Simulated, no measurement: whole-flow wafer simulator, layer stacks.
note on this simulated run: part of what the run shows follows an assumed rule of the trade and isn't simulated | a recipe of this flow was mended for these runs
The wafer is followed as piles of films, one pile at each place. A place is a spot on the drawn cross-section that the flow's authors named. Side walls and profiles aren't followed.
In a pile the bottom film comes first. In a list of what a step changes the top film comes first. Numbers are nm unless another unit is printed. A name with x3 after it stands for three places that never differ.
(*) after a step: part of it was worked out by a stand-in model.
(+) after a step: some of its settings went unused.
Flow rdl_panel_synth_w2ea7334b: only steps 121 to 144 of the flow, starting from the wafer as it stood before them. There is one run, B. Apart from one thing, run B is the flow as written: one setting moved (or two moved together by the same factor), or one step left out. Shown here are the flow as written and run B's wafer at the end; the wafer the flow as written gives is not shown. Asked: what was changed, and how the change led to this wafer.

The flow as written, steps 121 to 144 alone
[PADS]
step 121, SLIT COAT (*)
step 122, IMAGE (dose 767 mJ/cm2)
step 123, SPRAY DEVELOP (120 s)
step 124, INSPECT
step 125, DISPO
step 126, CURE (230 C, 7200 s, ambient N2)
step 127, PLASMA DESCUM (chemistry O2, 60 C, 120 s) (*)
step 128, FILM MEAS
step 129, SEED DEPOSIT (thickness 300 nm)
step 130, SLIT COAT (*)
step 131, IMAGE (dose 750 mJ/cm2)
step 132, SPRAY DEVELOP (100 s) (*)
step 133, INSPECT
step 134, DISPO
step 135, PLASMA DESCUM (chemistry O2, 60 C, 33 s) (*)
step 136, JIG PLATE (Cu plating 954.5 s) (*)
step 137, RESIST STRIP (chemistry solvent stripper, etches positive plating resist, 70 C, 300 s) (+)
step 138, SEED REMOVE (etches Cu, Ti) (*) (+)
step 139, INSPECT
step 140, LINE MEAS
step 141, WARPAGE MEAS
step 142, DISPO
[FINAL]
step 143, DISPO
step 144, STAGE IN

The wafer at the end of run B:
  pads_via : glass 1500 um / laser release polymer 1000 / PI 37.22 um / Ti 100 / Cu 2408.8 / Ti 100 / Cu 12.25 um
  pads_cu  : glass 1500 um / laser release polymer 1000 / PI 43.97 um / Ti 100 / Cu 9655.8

Cause: step 136, JIG PLATE: Cu plating 1324 s was run, while the flow as written has Cu plating 954.5 s.

The path from the change to this, step by step:
  step 136, JIG PLATE (Cu plating 954.5 s) (*)
      pads_via: Cu gains 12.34 um (in the flow as written it would be: Cu gains 8307.4)
      pads_cu, pads_land: Cu gains 9745.8 (in the flow as written it would be: Cu gains 7023.8)
